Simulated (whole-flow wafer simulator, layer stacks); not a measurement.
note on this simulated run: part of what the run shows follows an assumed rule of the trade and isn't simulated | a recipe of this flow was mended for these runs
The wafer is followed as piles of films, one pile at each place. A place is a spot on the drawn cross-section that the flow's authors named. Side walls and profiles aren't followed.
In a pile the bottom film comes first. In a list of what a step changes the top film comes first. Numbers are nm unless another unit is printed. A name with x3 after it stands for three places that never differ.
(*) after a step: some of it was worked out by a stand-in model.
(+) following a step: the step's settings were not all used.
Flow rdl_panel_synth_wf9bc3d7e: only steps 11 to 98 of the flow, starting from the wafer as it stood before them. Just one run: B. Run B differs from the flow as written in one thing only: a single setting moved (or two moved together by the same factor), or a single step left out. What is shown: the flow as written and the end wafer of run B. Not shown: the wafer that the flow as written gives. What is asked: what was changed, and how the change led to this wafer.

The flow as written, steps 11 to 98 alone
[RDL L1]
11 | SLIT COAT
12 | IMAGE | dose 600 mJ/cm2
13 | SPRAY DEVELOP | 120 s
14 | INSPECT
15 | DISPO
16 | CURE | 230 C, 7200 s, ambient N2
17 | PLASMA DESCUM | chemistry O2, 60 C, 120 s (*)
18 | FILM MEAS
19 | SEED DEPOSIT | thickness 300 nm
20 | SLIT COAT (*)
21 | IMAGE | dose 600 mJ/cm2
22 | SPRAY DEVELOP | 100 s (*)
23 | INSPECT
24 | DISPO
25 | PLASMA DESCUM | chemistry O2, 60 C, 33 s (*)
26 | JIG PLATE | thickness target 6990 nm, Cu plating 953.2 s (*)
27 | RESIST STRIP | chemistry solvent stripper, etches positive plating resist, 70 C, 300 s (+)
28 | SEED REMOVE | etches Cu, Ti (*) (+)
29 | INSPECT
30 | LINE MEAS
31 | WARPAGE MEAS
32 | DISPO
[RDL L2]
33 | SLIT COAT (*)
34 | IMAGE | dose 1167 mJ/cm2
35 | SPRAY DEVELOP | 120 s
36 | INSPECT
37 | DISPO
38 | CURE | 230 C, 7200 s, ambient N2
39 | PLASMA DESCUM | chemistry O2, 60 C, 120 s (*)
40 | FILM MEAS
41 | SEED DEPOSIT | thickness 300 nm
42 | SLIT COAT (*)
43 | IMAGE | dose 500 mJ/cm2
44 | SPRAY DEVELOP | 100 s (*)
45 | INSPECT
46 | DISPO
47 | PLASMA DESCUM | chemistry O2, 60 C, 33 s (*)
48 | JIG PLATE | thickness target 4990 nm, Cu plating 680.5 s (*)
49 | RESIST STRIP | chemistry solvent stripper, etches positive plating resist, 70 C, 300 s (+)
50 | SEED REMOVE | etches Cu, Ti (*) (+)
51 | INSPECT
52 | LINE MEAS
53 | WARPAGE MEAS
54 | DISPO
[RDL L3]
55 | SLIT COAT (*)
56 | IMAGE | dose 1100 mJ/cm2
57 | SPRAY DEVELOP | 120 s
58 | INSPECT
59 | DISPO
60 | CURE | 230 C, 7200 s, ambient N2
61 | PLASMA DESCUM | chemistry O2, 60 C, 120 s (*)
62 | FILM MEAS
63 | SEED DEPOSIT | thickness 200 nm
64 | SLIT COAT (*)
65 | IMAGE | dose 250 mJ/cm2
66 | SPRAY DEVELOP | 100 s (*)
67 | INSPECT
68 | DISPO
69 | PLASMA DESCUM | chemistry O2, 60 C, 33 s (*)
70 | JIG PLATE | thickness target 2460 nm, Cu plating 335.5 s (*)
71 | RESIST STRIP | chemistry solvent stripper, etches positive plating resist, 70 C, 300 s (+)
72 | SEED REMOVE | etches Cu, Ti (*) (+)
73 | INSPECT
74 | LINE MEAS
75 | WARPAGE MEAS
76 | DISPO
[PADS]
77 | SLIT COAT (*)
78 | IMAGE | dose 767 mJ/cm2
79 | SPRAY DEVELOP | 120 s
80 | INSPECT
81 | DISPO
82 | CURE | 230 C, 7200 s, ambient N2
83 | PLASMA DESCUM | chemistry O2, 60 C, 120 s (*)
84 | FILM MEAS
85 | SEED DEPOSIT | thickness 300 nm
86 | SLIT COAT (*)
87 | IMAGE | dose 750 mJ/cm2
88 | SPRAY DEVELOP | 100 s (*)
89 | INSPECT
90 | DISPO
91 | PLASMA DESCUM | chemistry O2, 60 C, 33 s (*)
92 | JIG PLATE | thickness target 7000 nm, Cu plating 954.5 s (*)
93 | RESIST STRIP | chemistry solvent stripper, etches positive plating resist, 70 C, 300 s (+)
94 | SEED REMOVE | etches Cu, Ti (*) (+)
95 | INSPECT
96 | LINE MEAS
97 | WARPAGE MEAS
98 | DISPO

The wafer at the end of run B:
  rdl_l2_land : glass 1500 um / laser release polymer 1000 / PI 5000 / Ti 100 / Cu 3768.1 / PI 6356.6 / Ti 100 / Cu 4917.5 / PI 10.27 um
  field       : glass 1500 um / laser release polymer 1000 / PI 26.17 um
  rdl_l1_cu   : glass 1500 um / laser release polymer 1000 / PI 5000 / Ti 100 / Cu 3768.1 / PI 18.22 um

The reason: step 26, JIG PLATE: Cu plating 524.3 s was run, though the flow has Cu plating 953.2 s.

How this came from the change, step by step:
  26 | JIG PLATE | thickness target 6990 nm, Cu plating 953.2 s (*)
      rdl_l1_cu, rdl_l1_via, rdl_l1_rim, rdl_l2_land, rdl_l2_via: Cu gains 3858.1 (in the flow as written it would be: Cu gains 7014.2)
  33 | SLIT COAT (*)
      rdl_l1_space: PI gains 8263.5 (in the flow as written it would be: PI gains 10.38 um)
      field, rdl_l3_cu, rdl_l3_space and 7 more: PI gains 7342.1 (in the flow as written it would be: PI gains 8062.5)
      (and at 6 other places as well)
  42 | SLIT COAT (*)
      rdl_l2_cu, rdl_l2_space: ILINE-POS-THICK-GRADE-A gains 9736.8 (new film) (in the flow as written it would be: ILINE-POS-THICK-GRADE-A gains 10.13 um (new film))
      rdl_l1_space: ILINE-POS-THICK-GRADE-A gains 10.08 um (new film) (in the flow as written it would be: ILINE-POS-THICK-GRADE-A gains 10.52 um (new film))
      (and at 4 other places as well)
  44 | SPRAY DEVELOP | 100 s (*)
      rdl_l2_cu: ILINE-POS-THICK-GRADE-A loses 9736.8 (all of it) (in the flow as written it would be: ILINE-POS-THICK-GRADE-A loses 10.13 um (all of it))
      rdl_l2_land: ILINE-POS-THICK-GRADE-A loses 7584.2 (all of it) (in the flow as written it would be: ILINE-POS-THICK-GRADE-A loses 7139.5 (all of it))
      (and at 1 other place as well)
  49 | RESIST STRIP | chemistry solvent stripper, etches positive plating resist, 70 C, 300 s (+)
      rdl_l2_space: ILINE-POS-THICK-GRADE-A loses 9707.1 (all of it) (in the flow as written it would be: ILINE-POS-THICK-GRADE-A loses 10.1 um (all of it))
      rdl_l1_space: ILINE-POS-THICK-GRADE-A loses 10.05 um (all of it) (in the flow as written it would be: ILINE-POS-THICK-GRADE-A loses 10.49 um (all of it))
      (and at 2 other places as well)
  55 | SLIT COAT (*)
      rdl_l1_space: PI gains 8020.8 (in the flow as written it would be: PI gains 8409.5)
      rdl_l1_via: PI gains 8361 (in the flow as written it would be: PI gains 8010.4)
      (and at 5 other places as well)
  64 | SLIT COAT (*)
      rdl_l1_space: ILINE-POS-THICK-GRADE-A gains 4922 (new film) (in the flow as written it would be: ILINE-POS-THICK-GRADE-A gains 5109.9 (new film))
      rdl_l1_via: ILINE-POS-THICK-GRADE-A gains 5179.9 (new film) (in the flow as written it would be: ILINE-POS-THICK-GRADE-A gains 4989.6 (new film))
      (and at 4 other places as well)
  71 | RESIST STRIP | chemistry solvent stripper, etches positive plating resist, 70 C, 300 s (+)
      rdl_l1_space: ILINE-POS-THICK-GRADE-A loses 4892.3 (all of it) (in the flow as written it would be: ILINE-POS-THICK-GRADE-A loses 5080.2 (all of it))
      rdl_l1_via: ILINE-POS-THICK-GRADE-A loses 5150.2 (all of it) (in the flow as written it would be: ILINE-POS-THICK-GRADE-A loses 4959.9 (all of it))
      (and at 4 other places as well)
  77 | SLIT COAT (*)
      rdl_l1_space: PI gains 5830 (in the flow as written it would be: PI gains 5996.6)
      rdl_l1_via: PI gains 6052.5 (in the flow as written it would be: PI gains 5886.6)
      (and at 3 other places as well)
  86 | SLIT COAT (*)
      rdl_l1_cu: ILINE-POS-THICK-GRADE-A gains 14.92 um (new film) (in the flow as written it would be: ILINE-POS-THICK-GRADE-A gains 14.96 um (new film))
      rdl_l1_space: ILINE-POS-THICK-GRADE-A gains 14.92 um (new film) (in the flow as written it would be: ILINE-POS-THICK-GRADE-A gains 15.05 um (new film))
      (and at 6 other places as well)
  93 | RESIST STRIP | chemistry solvent stripper, etches positive plating resist, 70 C, 300 s (+)
      rdl_l1_cu: ILINE-POS-THICK-GRADE-A loses 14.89 um (all of it) (in the flow as written it would be: ILINE-POS-THICK-GRADE-A loses 14.93 um (all of it))
      rdl_l1_space: ILINE-POS-THICK-GRADE-A loses 14.89 um (all of it) (in the flow as written it would be: ILINE-POS-THICK-GRADE-A loses 15.02 um (all of it))
      (and at 6 other places as well)
